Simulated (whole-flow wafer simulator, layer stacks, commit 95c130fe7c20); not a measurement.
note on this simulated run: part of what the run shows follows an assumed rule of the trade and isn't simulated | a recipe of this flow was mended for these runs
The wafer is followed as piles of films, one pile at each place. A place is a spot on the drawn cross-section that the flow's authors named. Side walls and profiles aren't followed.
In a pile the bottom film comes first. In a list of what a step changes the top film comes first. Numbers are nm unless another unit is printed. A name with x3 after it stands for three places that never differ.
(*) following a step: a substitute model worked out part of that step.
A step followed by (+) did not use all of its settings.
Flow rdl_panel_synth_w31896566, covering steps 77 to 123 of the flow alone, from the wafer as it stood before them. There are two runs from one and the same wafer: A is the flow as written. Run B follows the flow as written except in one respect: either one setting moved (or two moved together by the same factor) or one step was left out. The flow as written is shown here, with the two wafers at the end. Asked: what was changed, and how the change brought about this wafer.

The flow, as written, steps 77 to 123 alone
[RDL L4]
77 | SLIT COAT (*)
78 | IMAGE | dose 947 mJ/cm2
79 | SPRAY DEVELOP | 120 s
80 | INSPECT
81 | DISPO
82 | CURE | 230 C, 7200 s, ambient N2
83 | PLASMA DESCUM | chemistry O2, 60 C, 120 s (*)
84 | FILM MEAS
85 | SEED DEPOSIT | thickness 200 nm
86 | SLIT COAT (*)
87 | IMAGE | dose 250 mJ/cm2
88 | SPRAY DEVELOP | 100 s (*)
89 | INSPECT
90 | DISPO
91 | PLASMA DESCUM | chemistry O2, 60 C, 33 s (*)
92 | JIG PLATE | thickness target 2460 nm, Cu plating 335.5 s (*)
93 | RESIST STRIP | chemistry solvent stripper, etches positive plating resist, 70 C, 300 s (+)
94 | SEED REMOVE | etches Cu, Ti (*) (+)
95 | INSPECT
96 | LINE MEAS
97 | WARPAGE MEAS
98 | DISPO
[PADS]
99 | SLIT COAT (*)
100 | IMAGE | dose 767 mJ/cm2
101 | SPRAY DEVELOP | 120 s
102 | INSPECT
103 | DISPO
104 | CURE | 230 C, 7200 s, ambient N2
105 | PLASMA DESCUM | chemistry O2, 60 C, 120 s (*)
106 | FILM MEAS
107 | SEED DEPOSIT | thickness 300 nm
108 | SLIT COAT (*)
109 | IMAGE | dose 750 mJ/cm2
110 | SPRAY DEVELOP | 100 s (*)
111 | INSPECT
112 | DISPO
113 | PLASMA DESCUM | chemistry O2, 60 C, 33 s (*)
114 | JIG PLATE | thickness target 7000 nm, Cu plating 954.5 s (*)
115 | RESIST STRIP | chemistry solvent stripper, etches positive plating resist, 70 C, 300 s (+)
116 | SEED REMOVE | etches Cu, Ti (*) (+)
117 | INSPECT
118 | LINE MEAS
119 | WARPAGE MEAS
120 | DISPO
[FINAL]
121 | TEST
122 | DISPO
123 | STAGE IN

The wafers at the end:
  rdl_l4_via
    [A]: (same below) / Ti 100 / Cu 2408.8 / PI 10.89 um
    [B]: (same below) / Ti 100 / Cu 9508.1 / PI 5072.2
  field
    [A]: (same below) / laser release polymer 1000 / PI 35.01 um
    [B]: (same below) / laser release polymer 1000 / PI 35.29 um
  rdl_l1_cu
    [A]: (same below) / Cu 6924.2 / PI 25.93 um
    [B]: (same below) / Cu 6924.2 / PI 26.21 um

What caused this: step 92, JIG PLATE: Cu plating 436.2 s was run, though the flow has Cu plating 335.5 s.

The path from the change to this, step by step:
  92 | JIG PLATE | thickness target 2460 nm, Cu plating 335.5 s (*)
      rdl_l4_cu, rdl_l4_land, pads_land, pads_via: A +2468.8 Cu | B +3209.8 Cu
      rdl_l4_via: A +2468.8 Cu | B +9568.1 Cu
  99 | SLIT COAT (*)
      rdl_l4_via: A +10.89 um PI (new film) | B +5072.2 PI (new film)
      field: A +5893.8 PI | B +6176.8 PI
      (as well as at 18 more places)
  108 | SLIT COAT (*)
      rdl_l2_space: A +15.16 um ILINE-POS-THICK-GRADE-A (new film) | B +15.15 um ILINE-POS-THICK-GRADE-A (new film)
      rdl_l2_land: A +14.84 um ILINE-POS-THICK-GRADE-A (new film) | B +14.85 um ILINE-POS-THICK-GRADE-A (new film)
      (as well as at 10 more places)
  110 | SPRAY DEVELOP | 100 s (*)
      pads_cu: A -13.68 um ILINE-POS-THICK-GRADE-A (all of it) | B -13.71 um ILINE-POS-THICK-GRADE-A (all of it)
      pads_land: A -13.11 um ILINE-POS-THICK-GRADE-A (all of it) | B -13.05 um ILINE-POS-THICK-GRADE-A (all of it)
      (as well as at 1 more place)
  114 | JIG PLATE | thickness target 7000 nm, Cu plating 954.5 s (*)
      pads_via: A +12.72 um Au/Ni/Cu (new film) | B +12.63 um Au/Ni/Cu (new film)
  115 | RESIST STRIP | chemistry solvent stripper, etches positive plating resist, 70 C, 300 s (+)
      rdl_l2_land: A -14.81 um ILINE-POS-THICK-GRADE-A (all of it) | B -14.82 um ILINE-POS-THICK-GRADE-A (all of it)
      rdl_l2_via: A -14.73 um ILINE-POS-THICK-GRADE-A (all of it) | B -14.74 um ILINE-POS-THICK-GRADE-A (all of it)
      (as well as at 6 more places)
